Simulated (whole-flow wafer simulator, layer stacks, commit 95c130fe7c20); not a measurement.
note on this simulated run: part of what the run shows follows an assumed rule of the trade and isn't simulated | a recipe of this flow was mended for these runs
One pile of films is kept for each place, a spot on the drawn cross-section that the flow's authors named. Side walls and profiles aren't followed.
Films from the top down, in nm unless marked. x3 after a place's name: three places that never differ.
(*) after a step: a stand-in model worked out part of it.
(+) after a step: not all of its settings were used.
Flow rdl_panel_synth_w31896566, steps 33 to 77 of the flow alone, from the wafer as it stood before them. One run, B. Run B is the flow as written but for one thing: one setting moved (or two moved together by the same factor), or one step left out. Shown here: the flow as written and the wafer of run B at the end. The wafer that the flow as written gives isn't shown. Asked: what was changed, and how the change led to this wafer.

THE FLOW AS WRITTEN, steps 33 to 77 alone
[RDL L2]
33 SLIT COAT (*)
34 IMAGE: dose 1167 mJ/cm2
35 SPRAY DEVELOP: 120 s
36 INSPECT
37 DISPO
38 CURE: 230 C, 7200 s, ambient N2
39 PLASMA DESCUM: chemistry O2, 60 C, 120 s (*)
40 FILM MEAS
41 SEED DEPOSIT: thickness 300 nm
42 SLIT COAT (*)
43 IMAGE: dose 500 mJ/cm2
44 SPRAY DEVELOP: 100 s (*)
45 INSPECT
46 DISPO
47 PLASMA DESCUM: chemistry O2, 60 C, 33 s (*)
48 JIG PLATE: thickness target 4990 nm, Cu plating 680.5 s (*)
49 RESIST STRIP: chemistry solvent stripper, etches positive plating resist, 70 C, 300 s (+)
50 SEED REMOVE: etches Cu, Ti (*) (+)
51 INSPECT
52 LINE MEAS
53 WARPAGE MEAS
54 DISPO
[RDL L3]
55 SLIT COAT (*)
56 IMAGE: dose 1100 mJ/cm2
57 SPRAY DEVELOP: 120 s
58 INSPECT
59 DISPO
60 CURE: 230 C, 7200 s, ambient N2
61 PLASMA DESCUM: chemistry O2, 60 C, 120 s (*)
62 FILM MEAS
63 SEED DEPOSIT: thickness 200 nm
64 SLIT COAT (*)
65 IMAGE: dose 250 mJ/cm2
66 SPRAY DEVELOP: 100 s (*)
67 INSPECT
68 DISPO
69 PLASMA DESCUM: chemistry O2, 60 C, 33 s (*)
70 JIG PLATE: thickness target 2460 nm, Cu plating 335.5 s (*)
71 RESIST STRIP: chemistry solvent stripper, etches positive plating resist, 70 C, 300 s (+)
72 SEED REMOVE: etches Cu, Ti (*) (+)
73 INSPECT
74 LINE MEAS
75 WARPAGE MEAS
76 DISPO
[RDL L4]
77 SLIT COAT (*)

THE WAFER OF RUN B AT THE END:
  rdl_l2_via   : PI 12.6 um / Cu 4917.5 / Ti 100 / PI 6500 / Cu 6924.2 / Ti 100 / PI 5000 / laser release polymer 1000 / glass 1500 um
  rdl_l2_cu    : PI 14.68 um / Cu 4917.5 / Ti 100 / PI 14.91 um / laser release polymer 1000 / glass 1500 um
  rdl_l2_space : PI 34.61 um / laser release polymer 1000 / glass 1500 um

The cause: step 35, SPRAY DEVELOP: 120 s, was left out.

How the change led to this, step by step:
  42 SLIT COAT (*)
      rdl_l2_via: ILINE-POS-THICK-GRADE-A +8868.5 (new film) (as written it would be: ILINE-POS-THICK-GRADE-A +12.5 um (new film))
      rdl_l2_cu, rdl_l2_space: ILINE-POS-THICK-GRADE-A +10.93 um (new film) (as written it would be: ILINE-POS-THICK-GRADE-A +10.13 um (new film))
      (and at 2 more places)
  44 SPRAY DEVELOP: 100 s (*)
      rdl_l2_via: ILINE-POS-THICK-GRADE-A -8868.5 (all of it) (as written it would be: ILINE-POS-THICK-GRADE-A -12.5 um (all of it))
      rdl_l2_cu: ILINE-POS-THICK-GRADE-A -10.93 um (all of it) (as written it would be: ILINE-POS-THICK-GRADE-A -10.13 um (all of it))
      (and at 1 more place)
  49 RESIST STRIP: chemistry solvent stripper, etches positive plating resist, 70 C, 300 s (+)
      rdl_l2_space: ILINE-POS-THICK-GRADE-A -10.9 um (all of it) (as written it would be: ILINE-POS-THICK-GRADE-A -10.1 um (all of it))
      rdl_l1_rim: ILINE-POS-THICK-GRADE-A -9357.3 (all of it) (as written it would be: ILINE-POS-THICK-GRADE-A -8208.7 (all of it))
  55 SLIT COAT (*)
      rdl_l2_via: PI +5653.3 (new film) (as written it would be: PI +10.74 um (new film))
      rdl_l2_cu: PI +6171.9 (new film) (as written it would be: PI +5919.4 (new film))
      (and at 3 more places)
  64 SLIT COAT (*)
      rdl_l2_cu: ILINE-POS-THICK-GRADE-A +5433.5 (new film) (as written it would be: ILINE-POS-THICK-GRADE-A +5291.3 (new film))
      rdl_l2_space: ILINE-POS-THICK-GRADE-A +5770.5 (new film) (as written it would be: ILINE-POS-THICK-GRADE-A +5624.6 (new film))
      (and at 3 more places)
  71 RESIST STRIP: chemistry solvent stripper, etches positive plating resist, 70 C, 300 s (+)
      rdl_l2_cu: ILINE-POS-THICK-GRADE-A -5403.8 (all of it) (as written it would be: ILINE-POS-THICK-GRADE-A -5261.6 (all of it))
      rdl_l2_space: ILINE-POS-THICK-GRADE-A -5740.8 (all of it) (as written it would be: ILINE-POS-THICK-GRADE-A -5594.9 (all of it))
      (and at 3 more places)
  77 SLIT COAT (*)
      rdl_l2_land: PI +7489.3 (as written it would be: PI +7209.8)
      rdl_l2_via: PI +6942 (as written it would be: PI +7515)
Counting metal films that touch as one body, rdl_l2_via has 2 bodies (between them, from the top down: PI 6500); the flow as written gives 1 body.
